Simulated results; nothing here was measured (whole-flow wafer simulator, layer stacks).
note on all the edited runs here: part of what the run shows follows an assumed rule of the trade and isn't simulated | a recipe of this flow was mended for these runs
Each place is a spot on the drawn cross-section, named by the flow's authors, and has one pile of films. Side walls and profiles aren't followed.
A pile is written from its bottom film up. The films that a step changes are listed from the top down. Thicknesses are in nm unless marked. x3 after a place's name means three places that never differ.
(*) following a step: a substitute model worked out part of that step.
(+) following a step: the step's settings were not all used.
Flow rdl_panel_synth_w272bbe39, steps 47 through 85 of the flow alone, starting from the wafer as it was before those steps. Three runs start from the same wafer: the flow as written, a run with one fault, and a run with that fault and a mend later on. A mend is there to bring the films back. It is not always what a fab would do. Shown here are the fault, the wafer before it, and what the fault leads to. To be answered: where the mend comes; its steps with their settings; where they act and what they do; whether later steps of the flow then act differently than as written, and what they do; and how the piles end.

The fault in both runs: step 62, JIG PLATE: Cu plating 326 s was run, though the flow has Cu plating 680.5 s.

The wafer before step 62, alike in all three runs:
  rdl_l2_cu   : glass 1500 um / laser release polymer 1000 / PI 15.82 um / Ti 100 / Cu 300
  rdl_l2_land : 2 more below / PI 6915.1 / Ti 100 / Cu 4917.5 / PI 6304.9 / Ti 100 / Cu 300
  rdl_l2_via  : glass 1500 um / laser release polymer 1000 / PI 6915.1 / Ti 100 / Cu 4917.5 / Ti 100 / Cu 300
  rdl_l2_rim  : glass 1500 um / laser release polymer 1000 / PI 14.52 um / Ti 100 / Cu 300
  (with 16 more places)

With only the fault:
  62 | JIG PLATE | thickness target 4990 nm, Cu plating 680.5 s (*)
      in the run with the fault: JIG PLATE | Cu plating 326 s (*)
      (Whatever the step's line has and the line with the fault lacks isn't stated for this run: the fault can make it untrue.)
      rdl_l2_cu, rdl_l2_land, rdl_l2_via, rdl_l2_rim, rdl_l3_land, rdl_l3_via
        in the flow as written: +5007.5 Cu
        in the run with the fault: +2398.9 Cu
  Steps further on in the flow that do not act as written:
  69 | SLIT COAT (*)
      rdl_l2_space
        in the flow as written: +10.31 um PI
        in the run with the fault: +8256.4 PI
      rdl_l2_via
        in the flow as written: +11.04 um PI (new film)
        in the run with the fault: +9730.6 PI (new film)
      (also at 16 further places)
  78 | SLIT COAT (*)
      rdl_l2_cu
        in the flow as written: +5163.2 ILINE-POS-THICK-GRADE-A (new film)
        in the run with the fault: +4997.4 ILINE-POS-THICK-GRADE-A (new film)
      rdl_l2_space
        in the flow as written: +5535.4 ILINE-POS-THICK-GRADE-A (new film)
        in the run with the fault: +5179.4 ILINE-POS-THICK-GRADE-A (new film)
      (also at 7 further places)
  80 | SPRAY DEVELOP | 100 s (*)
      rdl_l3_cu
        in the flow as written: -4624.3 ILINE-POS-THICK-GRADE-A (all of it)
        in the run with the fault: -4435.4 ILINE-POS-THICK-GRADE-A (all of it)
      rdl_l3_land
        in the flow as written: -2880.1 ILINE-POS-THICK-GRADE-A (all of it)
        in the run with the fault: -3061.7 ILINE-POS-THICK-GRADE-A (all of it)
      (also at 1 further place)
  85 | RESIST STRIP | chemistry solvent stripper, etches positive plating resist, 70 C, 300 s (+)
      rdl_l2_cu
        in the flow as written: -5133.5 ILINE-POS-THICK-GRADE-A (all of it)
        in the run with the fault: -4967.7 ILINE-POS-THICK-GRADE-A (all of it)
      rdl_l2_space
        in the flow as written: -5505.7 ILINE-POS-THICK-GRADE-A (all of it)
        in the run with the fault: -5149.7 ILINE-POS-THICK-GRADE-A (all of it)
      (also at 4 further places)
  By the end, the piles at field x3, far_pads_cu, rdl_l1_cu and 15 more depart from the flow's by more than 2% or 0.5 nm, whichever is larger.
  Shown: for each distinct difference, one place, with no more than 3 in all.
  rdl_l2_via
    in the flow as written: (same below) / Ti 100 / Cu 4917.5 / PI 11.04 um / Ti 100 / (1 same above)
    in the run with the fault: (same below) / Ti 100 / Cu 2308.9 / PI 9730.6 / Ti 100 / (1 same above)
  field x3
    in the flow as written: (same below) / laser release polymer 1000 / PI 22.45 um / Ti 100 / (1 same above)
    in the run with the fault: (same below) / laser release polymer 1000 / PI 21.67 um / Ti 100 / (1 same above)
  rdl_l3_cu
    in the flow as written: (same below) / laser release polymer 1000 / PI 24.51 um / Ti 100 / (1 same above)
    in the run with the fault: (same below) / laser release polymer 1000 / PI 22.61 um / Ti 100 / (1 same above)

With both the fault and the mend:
  After step 62 comes the mend.
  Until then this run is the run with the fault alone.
  62a | JIG PLATE | Cu plating 354.5 s (*) (the flow's step 62, run once more with other settings)
      rdl_l2_cu, rdl_l2_land, rdl_l2_via, rdl_l2_rim, rdl_l3_land, rdl_l3_via
        +2608.6 Cu
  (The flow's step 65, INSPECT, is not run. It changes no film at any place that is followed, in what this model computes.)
  None of the later steps of the flow acts differently than as written at any place that is followed.
  At every place that both follow, the piles at the end match the flow's.
